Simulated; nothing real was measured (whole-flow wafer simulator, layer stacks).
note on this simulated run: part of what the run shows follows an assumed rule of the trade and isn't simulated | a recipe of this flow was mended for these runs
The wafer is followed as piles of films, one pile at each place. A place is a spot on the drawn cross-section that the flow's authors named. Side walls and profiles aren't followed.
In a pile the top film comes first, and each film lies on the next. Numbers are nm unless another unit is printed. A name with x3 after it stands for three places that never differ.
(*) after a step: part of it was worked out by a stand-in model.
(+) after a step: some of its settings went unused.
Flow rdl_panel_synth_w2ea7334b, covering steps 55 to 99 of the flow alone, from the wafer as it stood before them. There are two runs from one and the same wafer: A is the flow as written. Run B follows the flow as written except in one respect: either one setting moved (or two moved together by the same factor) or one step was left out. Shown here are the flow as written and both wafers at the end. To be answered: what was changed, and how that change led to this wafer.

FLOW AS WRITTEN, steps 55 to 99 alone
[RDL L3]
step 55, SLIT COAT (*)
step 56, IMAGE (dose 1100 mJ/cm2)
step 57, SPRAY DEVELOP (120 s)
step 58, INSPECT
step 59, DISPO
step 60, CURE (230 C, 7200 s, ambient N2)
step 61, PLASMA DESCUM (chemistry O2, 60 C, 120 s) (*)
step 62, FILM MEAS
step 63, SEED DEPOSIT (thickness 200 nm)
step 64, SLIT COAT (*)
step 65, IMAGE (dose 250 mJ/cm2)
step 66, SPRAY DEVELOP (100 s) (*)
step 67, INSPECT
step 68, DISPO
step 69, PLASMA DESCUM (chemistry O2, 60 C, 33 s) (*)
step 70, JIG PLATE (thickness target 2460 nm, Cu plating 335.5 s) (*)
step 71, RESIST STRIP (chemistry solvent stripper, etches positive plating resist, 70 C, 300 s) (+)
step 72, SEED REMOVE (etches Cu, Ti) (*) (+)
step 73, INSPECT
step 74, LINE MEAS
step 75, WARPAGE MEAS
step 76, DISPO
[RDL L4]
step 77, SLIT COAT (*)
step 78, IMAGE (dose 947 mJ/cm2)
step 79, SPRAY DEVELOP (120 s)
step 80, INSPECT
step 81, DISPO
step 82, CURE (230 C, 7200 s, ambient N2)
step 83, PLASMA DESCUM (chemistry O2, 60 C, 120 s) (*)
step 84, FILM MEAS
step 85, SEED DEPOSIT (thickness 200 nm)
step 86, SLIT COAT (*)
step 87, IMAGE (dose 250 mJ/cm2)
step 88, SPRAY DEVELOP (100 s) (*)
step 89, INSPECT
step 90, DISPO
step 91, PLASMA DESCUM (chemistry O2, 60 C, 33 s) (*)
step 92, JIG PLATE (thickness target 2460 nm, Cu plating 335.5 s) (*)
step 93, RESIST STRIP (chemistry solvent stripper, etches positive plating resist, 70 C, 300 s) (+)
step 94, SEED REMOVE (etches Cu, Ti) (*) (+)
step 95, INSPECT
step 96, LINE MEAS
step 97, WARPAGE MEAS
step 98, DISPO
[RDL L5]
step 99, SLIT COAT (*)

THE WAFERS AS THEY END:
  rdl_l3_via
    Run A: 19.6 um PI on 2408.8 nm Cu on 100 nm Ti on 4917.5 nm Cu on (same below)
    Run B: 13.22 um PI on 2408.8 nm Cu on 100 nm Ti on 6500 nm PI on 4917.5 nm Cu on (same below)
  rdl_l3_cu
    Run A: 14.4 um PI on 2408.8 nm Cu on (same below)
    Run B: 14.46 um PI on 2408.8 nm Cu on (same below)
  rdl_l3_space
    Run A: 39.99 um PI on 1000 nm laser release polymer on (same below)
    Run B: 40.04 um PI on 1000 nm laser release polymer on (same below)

Cause: step 57, SPRAY DEVELOP: 120 s, was not run.

The path from the change to this, step by step:
  step 64, SLIT COAT (*)
      rdl_l3_cu, rdl_l3_space: A +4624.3 ILINE-POS-THICK-GRADE-A (new film) | B +5438 ILINE-POS-THICK-GRADE-A (new film)
      rdl_l2_rim: A +3695.4 ILINE-POS-THICK-GRADE-A (new film) | B +4816.6 ILINE-POS-THICK-GRADE-A (new film)
      (and at 2 other places as well)
  step 66, SPRAY DEVELOP (100 s) (*)
      rdl_l3_cu: A -4624.3 ILINE-POS-THICK-GRADE-A (all of it) | B -5438 ILINE-POS-THICK-GRADE-A (all of it)
      rdl_l3_land: A -2880.1 ILINE-POS-THICK-GRADE-A (all of it) | B -4579.7 ILINE-POS-THICK-GRADE-A (all of it)
      (and at 1 other place as well)
  step 71, RESIST STRIP (chemistry solvent stripper, etches positive plating resist, 70 C, 300 s) (+)
      rdl_l3_space: A -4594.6 ILINE-POS-THICK-GRADE-A (all of it) | B -5408.3 ILINE-POS-THICK-GRADE-A (all of it)
      rdl_l2_rim: A -3665.7 ILINE-POS-THICK-GRADE-A (all of it) | B -4786.9 ILINE-POS-THICK-GRADE-A (all of it)
  step 77, SLIT COAT (*)
      rdl_l3_via: A +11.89 um PI (new film) | B +5660.6 PI (new film)
      rdl_l3_land: A +5476.5 PI (new film) | B +5612.1 PI (new film)
  step 86, SLIT COAT (*)
      rdl_l3_via: A +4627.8 ILINE-POS-THICK-GRADE-A (new film) | B +4485.7 ILINE-POS-THICK-GRADE-A (new film)
  step 93, RESIST STRIP (chemistry solvent stripper, etches positive plating resist, 70 C, 300 s) (+)
      rdl_l3_via: A -4598.1 ILINE-POS-THICK-GRADE-A (all of it) | B -4456 ILINE-POS-THICK-GRADE-A (all of it)
Taking metal films that touch as one body, rdl_l3_via has 2 bodies (between them, from the top down: PI 6500); the flow as written gives 1 body.
